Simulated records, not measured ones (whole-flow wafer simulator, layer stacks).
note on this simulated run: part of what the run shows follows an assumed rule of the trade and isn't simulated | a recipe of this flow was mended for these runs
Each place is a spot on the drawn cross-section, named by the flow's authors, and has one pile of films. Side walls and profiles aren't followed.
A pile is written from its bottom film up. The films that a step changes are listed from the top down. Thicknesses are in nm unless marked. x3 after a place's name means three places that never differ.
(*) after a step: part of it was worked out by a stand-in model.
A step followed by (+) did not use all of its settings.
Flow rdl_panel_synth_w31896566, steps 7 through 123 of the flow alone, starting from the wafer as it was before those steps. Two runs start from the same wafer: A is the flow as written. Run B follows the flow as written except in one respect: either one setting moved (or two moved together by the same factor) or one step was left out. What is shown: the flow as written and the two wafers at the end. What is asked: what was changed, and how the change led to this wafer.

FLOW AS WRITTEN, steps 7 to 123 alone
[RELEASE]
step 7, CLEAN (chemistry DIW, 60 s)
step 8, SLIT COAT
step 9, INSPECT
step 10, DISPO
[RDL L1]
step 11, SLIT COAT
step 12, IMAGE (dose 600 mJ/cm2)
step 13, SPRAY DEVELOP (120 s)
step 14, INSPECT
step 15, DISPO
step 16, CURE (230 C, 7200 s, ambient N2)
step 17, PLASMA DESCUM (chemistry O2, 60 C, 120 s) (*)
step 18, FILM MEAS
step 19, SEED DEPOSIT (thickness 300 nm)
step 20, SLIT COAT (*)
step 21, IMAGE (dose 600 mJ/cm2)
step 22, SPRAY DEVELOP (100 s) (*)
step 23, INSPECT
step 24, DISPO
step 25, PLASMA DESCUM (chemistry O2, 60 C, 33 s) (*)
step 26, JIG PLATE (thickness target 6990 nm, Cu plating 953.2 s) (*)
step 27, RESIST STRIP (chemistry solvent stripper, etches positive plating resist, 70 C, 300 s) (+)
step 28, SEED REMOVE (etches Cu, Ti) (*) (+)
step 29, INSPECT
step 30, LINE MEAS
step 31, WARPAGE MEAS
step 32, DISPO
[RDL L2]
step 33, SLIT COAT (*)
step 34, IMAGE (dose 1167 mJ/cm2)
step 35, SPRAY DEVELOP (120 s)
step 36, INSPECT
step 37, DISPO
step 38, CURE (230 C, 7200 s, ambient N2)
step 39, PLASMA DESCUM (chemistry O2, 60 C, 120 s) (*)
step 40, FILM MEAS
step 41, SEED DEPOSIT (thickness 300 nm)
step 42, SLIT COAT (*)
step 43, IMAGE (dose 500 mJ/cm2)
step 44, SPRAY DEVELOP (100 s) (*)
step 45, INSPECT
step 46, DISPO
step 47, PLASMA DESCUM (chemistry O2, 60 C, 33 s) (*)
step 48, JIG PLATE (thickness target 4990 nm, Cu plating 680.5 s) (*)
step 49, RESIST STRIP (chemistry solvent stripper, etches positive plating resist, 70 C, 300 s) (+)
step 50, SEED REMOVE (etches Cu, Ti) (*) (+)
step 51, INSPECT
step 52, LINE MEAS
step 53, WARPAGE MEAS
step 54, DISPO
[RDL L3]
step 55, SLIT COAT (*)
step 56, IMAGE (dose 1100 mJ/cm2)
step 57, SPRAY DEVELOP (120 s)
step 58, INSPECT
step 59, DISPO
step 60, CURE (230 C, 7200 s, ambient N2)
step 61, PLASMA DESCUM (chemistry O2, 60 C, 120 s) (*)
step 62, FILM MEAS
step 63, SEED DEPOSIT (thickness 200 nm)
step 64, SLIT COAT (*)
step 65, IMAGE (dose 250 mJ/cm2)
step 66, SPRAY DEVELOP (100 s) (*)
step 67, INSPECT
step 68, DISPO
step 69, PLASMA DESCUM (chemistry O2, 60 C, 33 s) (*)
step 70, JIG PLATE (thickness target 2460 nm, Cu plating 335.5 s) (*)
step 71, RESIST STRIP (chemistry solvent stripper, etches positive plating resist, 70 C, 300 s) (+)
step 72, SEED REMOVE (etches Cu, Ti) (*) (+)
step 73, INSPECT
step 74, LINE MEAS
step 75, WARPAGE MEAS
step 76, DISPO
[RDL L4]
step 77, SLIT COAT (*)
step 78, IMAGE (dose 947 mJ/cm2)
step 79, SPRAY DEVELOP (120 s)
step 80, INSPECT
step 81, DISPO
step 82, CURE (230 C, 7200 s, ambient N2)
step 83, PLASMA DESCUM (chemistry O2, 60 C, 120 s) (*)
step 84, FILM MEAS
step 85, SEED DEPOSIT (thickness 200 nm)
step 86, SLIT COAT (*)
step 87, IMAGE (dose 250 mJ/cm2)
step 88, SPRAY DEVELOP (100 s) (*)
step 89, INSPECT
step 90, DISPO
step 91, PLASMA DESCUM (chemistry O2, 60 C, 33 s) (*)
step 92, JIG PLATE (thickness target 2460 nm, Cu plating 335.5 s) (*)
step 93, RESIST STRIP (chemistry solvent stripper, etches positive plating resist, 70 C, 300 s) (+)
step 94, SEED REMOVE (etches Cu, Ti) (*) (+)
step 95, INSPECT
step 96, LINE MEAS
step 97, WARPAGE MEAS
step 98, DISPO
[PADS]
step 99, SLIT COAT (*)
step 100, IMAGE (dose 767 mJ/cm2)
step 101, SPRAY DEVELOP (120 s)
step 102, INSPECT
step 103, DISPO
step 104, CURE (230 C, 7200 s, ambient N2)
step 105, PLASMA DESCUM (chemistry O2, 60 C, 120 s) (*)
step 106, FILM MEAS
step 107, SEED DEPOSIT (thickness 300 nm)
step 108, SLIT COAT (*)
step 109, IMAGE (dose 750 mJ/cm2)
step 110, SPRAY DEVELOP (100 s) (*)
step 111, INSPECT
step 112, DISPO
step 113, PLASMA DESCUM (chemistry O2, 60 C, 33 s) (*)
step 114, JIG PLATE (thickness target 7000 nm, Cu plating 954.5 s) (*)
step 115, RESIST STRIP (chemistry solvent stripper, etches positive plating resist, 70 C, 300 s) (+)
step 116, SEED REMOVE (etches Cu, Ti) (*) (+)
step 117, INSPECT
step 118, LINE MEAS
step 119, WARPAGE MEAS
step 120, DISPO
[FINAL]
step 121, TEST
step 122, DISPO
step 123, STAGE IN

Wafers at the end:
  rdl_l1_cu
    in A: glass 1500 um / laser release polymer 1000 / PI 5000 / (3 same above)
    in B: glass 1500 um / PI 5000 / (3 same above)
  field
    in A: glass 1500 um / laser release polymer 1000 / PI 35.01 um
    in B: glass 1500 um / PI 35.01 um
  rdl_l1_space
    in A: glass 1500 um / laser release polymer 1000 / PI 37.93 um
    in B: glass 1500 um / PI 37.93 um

What caused this: step 8, SLIT COAT, was not run.

How this came from the change, step by step:
  (no step that both runs have acts differently)
